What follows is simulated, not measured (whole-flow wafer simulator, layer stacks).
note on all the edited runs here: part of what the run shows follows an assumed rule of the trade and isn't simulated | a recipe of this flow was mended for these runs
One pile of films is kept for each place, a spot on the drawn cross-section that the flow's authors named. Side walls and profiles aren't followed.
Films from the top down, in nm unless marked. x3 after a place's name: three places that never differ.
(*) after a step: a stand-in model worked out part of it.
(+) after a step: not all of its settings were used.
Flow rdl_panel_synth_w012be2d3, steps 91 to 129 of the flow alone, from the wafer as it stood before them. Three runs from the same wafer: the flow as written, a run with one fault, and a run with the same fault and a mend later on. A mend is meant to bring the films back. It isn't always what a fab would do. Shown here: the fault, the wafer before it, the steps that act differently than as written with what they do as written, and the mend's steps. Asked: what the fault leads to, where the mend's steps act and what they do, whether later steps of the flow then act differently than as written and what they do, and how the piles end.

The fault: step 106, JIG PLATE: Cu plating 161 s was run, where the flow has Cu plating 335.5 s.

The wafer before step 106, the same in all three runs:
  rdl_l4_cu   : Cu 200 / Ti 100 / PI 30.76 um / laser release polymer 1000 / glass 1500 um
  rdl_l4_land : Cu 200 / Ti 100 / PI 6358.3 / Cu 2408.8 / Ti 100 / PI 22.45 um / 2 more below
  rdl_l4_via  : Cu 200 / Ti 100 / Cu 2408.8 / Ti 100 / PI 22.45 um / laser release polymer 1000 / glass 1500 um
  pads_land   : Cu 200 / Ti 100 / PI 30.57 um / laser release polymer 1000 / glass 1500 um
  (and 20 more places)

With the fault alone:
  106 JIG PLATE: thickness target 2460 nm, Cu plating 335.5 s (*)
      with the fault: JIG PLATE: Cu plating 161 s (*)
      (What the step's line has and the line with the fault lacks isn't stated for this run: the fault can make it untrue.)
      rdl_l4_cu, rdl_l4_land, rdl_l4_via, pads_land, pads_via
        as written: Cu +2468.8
        with the fault: Cu +1184.7
  Later steps of the flow that act differently than as written:
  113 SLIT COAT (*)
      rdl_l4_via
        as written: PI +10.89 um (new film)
        with the fault: PI +9523.3 (new film)
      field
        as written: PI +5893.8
        with the fault: PI +5424.2
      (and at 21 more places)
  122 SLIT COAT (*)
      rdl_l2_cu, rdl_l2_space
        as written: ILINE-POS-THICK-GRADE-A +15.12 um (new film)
        with the fault: ILINE-POS-THICK-GRADE-A +15.13 um (new film)
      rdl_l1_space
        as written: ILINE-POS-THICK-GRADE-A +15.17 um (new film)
        with the fault: ILINE-POS-THICK-GRADE-A +15.18 um (new film)
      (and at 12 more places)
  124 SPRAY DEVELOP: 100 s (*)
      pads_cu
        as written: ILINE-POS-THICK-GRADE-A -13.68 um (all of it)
        with the fault: ILINE-POS-THICK-GRADE-A -13.62 um (all of it)
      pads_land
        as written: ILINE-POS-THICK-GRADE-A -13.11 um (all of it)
        with the fault: ILINE-POS-THICK-GRADE-A -13.22 um (all of it)
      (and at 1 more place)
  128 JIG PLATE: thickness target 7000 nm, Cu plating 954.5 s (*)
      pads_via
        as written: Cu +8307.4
        with the fault: Cu +8477.7
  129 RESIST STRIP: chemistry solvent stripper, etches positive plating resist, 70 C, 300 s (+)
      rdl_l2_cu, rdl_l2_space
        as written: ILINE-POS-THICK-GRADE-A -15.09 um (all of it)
        with the fault: ILINE-POS-THICK-GRADE-A -15.1 um (all of it)
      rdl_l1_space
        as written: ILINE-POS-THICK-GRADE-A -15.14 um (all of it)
        with the fault: ILINE-POS-THICK-GRADE-A -15.15 um (all of it)
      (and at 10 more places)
  At the end the piles differ from the flow's by more than 2% or 0.5 nm, whichever is larger, at rdl_l2_cu, rdl_l2_land, rdl_l3_cu and 11 more.
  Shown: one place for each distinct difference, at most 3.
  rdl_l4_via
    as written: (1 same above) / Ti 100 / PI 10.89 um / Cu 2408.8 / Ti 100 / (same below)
    with the fault: (1 same above) / Ti 100 / PI 9523.3 / Cu 1124.7 / Ti 100 / (same below)
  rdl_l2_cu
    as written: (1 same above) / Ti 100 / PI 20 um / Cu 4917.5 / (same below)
    with the fault: (1 same above) / Ti 100 / PI 19.53 um / Cu 4917.5 / (same below)
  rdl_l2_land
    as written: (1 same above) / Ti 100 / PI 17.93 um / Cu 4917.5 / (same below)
    with the fault: (1 same above) / Ti 100 / PI 17.47 um / Cu 4917.5 / (same below)

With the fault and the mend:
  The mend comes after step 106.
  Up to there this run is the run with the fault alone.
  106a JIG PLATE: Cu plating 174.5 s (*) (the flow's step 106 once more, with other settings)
      rdl_l4_cu, rdl_l4_land, rdl_l4_via, pads_land, pads_via
        Cu +1284.1
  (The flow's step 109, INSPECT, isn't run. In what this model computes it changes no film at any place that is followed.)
  No later step of the flow acts differently than as written at any place that is followed.
  At the end the piles are the same as the flow's at every place that both follow.
